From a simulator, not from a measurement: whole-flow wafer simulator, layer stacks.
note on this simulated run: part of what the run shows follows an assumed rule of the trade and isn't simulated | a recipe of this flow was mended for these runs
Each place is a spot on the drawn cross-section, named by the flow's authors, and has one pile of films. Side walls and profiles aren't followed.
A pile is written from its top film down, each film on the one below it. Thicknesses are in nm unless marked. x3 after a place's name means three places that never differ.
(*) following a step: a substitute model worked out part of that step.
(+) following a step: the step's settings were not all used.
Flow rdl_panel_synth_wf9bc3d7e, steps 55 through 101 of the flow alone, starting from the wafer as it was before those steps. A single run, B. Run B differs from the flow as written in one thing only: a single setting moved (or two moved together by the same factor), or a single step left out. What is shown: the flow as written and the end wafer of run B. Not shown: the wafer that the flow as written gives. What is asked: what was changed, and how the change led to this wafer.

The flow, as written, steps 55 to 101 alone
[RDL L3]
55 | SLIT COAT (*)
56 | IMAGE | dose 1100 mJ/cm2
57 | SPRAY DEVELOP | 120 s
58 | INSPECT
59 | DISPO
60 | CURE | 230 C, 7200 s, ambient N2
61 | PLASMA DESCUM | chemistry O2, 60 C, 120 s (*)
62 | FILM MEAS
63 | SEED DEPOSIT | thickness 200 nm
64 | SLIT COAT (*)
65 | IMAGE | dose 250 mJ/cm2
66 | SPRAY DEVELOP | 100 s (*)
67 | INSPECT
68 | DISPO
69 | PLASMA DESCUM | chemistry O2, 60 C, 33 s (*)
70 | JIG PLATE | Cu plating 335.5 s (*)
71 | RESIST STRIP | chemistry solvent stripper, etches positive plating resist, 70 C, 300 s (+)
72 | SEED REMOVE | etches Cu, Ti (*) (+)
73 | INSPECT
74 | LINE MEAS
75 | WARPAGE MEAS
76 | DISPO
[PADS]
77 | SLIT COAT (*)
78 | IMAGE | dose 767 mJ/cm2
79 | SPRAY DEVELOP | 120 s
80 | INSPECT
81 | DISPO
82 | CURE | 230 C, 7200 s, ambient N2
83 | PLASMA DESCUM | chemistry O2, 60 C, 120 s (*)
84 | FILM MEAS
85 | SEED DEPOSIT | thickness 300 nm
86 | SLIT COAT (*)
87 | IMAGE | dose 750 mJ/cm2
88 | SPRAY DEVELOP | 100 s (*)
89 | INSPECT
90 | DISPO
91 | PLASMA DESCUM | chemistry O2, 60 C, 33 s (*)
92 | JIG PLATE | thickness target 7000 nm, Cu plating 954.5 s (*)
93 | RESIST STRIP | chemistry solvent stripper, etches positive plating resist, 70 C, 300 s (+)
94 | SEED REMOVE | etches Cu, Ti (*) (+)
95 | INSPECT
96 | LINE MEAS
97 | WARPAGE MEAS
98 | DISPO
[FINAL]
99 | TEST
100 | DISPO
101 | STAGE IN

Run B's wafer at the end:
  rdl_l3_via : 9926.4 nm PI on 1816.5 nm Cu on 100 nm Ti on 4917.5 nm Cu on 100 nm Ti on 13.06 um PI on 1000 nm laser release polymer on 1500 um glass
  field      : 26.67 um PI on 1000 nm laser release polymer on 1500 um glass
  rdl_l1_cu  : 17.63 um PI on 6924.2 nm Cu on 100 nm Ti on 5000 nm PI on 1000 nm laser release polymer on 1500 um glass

Cause: step 70, JIG PLATE: Cu plating 255 s was run, though the flow has Cu plating 335.5 s.

The path from the change to this, step by step:
  70 | JIG PLATE | Cu plating 335.5 s (*)
      rdl_l3_cu, rdl_l3_land, rdl_l3_via, pads_land, pads_via: +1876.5 Cu (it would be, as written: +2468.8 Cu)
  77 | SLIT COAT (*)
      rdl_l3_via: +9926.4 PI (new film) (it would be, as written: +10.46 um PI (new film))
      field: +5673.9 PI (it would be, as written: +5893.8 PI)
      (and at 13 other places as well)
  86 | SLIT COAT (*)
      rdl_l2_space: +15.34 um ILINE-POS-THICK-GRADE-A (new film) (it would be, as written: +15.33 um ILINE-POS-THICK-GRADE-A (new film))
      rdl_l2_land: +14.61 um ILINE-POS-THICK-GRADE-A (new film) (it would be, as written: +14.62 um ILINE-POS-THICK-GRADE-A (new film))
      (and at 9 other places as well)
  88 | SPRAY DEVELOP | 100 s (*)
      pads_cu: -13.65 um ILINE-POS-THICK-GRADE-A (all of it) (it would be, as written: -13.68 um ILINE-POS-THICK-GRADE-A (all of it))
      pads_land: -13.16 um ILINE-POS-THICK-GRADE-A (all of it) (it would be, as written: -13.11 um ILINE-POS-THICK-GRADE-A (all of it))
      (and at 1 other place as well)
  92 | JIG PLATE | thickness target 7000 nm, Cu plating 954.5 s (*)
      pads_via: +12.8 um Au/Ni/Cu (new film) (it would be, as written: +12.72 um Au/Ni/Cu (new film))
  93 | RESIST STRIP | chemistry solvent stripper, etches positive plating resist, 70 C, 300 s (+)
      rdl_l2_space: -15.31 um ILINE-POS-THICK-GRADE-A (all of it) (it would be, as written: -15.3 um ILINE-POS-THICK-GRADE-A (all of it))
      rdl_l2_land: -14.58 um ILINE-POS-THICK-GRADE-A (all of it) (it would be, as written: -14.59 um ILINE-POS-THICK-GRADE-A (all of it))
      (and at 6 other places as well)
